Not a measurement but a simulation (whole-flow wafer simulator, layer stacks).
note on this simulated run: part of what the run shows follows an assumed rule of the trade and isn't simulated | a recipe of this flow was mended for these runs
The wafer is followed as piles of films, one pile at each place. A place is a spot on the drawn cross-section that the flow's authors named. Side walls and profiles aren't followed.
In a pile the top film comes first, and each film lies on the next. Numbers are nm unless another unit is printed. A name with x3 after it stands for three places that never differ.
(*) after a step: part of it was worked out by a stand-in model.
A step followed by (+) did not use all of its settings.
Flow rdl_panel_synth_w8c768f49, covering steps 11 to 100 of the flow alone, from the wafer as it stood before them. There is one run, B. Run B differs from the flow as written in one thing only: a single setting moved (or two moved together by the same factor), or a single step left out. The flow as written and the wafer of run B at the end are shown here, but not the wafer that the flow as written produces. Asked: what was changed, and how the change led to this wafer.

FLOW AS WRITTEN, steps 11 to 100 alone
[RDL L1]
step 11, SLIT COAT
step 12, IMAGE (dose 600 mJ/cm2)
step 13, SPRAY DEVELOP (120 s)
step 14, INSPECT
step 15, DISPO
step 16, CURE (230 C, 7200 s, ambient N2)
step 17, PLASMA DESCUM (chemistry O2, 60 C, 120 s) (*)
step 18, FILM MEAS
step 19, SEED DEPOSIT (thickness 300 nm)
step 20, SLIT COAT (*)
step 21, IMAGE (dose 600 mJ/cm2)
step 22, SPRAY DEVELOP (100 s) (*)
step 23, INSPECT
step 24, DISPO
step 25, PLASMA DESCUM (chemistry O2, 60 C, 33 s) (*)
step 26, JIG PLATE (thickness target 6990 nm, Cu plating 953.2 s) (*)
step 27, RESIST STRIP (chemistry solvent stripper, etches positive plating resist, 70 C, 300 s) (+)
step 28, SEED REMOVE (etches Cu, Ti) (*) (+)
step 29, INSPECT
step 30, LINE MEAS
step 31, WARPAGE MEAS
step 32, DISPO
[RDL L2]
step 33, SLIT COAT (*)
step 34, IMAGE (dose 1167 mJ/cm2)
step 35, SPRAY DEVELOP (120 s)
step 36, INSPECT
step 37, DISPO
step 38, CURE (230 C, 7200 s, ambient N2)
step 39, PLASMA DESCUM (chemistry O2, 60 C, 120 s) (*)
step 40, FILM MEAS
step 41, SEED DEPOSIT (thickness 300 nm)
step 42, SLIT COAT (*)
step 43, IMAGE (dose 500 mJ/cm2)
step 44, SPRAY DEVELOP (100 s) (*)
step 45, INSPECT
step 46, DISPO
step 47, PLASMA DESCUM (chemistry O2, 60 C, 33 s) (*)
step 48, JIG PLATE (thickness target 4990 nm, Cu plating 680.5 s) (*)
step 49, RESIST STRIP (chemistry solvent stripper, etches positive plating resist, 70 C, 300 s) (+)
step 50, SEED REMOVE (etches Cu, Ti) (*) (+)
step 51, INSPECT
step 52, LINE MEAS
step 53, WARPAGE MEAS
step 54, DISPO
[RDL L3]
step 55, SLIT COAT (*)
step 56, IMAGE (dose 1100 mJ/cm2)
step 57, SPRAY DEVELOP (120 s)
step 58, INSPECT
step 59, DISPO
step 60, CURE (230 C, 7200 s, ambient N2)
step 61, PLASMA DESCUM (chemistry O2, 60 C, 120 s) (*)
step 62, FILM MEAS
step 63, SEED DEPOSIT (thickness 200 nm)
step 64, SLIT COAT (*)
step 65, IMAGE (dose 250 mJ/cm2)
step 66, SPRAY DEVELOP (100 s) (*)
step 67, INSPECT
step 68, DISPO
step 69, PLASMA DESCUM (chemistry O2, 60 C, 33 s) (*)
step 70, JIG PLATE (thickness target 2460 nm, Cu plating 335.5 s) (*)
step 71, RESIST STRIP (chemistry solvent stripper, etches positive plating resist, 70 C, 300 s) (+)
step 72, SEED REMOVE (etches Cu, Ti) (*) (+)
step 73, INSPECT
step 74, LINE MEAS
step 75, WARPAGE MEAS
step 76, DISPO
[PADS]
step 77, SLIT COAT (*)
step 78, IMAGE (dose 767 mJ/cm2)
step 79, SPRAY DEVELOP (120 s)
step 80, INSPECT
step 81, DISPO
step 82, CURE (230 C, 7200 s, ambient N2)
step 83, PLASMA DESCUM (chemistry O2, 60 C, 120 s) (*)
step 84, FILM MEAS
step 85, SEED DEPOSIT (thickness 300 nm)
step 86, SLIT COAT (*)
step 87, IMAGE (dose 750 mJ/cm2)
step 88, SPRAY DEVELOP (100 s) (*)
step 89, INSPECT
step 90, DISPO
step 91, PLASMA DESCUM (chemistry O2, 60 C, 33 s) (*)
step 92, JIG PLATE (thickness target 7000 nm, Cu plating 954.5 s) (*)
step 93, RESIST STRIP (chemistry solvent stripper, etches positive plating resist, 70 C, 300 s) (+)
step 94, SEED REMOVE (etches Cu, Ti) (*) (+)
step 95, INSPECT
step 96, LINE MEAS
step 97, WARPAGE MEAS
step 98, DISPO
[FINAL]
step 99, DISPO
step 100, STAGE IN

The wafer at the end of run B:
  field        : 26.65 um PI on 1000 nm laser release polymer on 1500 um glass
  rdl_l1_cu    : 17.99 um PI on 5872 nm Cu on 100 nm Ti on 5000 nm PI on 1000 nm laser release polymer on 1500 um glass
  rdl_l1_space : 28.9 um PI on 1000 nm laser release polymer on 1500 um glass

Cause: step 26, JIG PLATE: Cu plating 810.2 s was run, though the flow has Cu plating 953.2 s.

Step by step, how the change led to this:
  step 26, JIG PLATE (thickness target 6990 nm, Cu plating 953.2 s) (*)
      rdl_l1_cu, rdl_l1_via, rdl_l1_rim, rdl_l2_land, rdl_l2_via: +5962 Cu (in the flow as written it would be: +7014.2 Cu)
  step 33, SLIT COAT (*)
      rdl_l1_space: +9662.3 PI (in the flow as written it would be: +10.38 um PI)
      field, rdl_l3_cu, rdl_l3_space and 7 more: +7818.9 PI (in the flow as written it would be: +8062.5 PI)
      (also at 4 further places)
  step 42, SLIT COAT (*)
      rdl_l2_cu, rdl_l2_space: +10 um ILINE-POS-THICK-GRADE-A (new film) (in the flow as written it would be: +10.13 um ILINE-POS-THICK-GRADE-A (new film))
      rdl_l1_space: +10.38 um ILINE-POS-THICK-GRADE-A (new film) (in the flow as written it would be: +10.52 um ILINE-POS-THICK-GRADE-A (new film))
      (also at 2 further places)
  step 44, SPRAY DEVELOP (100 s) (*)
      rdl_l2_cu: -10 um ILINE-POS-THICK-GRADE-A (all of it) (in the flow as written it would be: -10.13 um ILINE-POS-THICK-GRADE-A (all of it))
      rdl_l2_via: -12.67 um ILINE-POS-THICK-GRADE-A (all of it) (in the flow as written it would be: -12.5 um ILINE-POS-THICK-GRADE-A (all of it))
  step 49, RESIST STRIP (chemistry solvent stripper, etches positive plating resist, 70 C, 300 s) (+)
      rdl_l2_space: -9972.2 ILINE-POS-THICK-GRADE-A (all of it) (in the flow as written it would be: -10.1 um ILINE-POS-THICK-GRADE-A (all of it))
      rdl_l1_space: -10.35 um ILINE-POS-THICK-GRADE-A (all of it) (in the flow as written it would be: -10.49 um ILINE-POS-THICK-GRADE-A (all of it))
      (also at 1 further place)
  step 55, SLIT COAT (*)
      rdl_l2_space: +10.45 um PI (in the flow as written it would be: +10.58 um PI)
      rdl_l2_land: +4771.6 PI (new film) (in the flow as written it would be: +4645.3 PI (new film))
      (also at 1 further place)
  step 86, SLIT COAT (*)
      rdl_l1_cu: +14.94 um ILINE-POS-THICK-GRADE-A (new film) (in the flow as written it would be: +14.96 um ILINE-POS-THICK-GRADE-A (new film))
      rdl_l1_space: +15.01 um ILINE-POS-THICK-GRADE-A (new film) (in the flow as written it would be: +15.05 um ILINE-POS-THICK-GRADE-A (new film))
      (also at 6 further places)
  step 93, RESIST STRIP (chemistry solvent stripper, etches positive plating resist, 70 C, 300 s) (+)
      rdl_l1_cu: -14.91 um ILINE-POS-THICK-GRADE-A (all of it) (in the flow as written it would be: -14.93 um ILINE-POS-THICK-GRADE-A (all of it))
      rdl_l1_space: -14.98 um ILINE-POS-THICK-GRADE-A (all of it) (in the flow as written it would be: -15.02 um ILINE-POS-THICK-GRADE-A (all of it))
      (also at 6 further places)
